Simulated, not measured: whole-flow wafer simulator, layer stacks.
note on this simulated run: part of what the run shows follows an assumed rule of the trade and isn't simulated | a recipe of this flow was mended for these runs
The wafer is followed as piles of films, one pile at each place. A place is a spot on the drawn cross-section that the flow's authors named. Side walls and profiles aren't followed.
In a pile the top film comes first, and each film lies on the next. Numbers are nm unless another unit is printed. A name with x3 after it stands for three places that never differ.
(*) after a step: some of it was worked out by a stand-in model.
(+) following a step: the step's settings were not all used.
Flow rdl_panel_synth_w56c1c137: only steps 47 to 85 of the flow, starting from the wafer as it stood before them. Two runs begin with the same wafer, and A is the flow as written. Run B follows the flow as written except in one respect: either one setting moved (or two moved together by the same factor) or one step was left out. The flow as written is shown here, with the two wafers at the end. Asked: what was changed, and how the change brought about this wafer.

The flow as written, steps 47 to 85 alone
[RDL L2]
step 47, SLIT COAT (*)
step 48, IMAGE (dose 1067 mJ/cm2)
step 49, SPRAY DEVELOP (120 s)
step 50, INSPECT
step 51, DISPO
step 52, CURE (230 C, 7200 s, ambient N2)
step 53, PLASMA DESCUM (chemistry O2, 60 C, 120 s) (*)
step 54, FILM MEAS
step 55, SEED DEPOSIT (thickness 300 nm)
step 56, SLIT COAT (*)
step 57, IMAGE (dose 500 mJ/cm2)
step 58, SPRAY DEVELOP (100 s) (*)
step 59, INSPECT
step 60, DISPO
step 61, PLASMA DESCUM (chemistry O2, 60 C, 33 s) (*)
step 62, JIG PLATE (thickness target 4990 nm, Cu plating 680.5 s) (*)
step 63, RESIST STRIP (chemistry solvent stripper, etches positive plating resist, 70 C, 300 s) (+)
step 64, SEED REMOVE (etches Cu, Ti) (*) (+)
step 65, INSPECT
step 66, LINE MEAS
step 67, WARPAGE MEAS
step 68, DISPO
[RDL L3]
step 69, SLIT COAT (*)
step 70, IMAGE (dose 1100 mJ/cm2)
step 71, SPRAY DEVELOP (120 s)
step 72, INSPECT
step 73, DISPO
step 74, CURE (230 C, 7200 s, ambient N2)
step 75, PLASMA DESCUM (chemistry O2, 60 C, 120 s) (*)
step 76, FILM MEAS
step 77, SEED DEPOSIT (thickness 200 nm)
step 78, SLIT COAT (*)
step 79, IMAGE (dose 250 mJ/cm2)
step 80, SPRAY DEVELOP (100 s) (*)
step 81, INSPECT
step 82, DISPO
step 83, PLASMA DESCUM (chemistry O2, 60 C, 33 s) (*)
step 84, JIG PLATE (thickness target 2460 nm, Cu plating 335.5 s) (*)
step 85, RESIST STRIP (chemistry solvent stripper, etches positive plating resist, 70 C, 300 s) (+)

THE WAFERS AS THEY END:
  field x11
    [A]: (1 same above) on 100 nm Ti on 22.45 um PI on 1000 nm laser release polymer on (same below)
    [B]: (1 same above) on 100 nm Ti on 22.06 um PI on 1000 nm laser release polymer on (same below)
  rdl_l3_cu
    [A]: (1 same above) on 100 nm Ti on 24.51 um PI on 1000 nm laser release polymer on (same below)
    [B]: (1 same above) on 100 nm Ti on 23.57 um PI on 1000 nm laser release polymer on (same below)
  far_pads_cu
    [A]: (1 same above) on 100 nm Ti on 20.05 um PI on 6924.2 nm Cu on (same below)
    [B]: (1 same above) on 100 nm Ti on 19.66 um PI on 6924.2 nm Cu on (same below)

Cause: step 62, JIG PLATE: Cu plating 509.7 s was run, while the flow as written has Cu plating 680.5 s.

Step by step, how the change led to this:
  step 62, JIG PLATE (thickness target 4990 nm, Cu plating 680.5 s) (*)
      rdl_l2_cu, rdl_l2_land, rdl_l2_via, rdl_l2_rim, rdl_l3_land, rdl_l3_via: A Cu gains 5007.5 | B Cu gains 3750.7
  step 69, SLIT COAT (*)
      rdl_l2_space: A PI gains 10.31 um | B PI gains 9314.3
      field x11, rdl_l4_land x2: A PI gains 7936.4 | B PI gains 7546.6
      (also at 12 further places)
  step 78, SLIT COAT (*)
      rdl_l2_space: A ILINE-POS-THICK-GRADE-A gains 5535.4 (new film) | B ILINE-POS-THICK-GRADE-A gains 5354.1 (new film)
      rdl_l1_rim: A ILINE-POS-THICK-GRADE-A gains 5099.6 (new film) | B ILINE-POS-THICK-GRADE-A gains 4919.6 (new film)
      (also at 3 further places)
  step 80, SPRAY DEVELOP (100 s) (*)
      rdl_l3_land: A ILINE-POS-THICK-GRADE-A loses 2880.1 (all of it) | B ILINE-POS-THICK-GRADE-A loses 2959.8 (all of it)
  step 85, RESIST STRIP (chemistry solvent stripper, etches positive plating resist, 70 C, 300 s) (+)
      rdl_l2_space: A ILINE-POS-THICK-GRADE-A loses 5505.7 (all of it) | B ILINE-POS-THICK-GRADE-A loses 5324.4 (all of it)
      rdl_l1_rim: A ILINE-POS-THICK-GRADE-A loses 5069.9 (all of it) | B ILINE-POS-THICK-GRADE-A loses 4889.9 (all of it)
      (also at 2 further places)
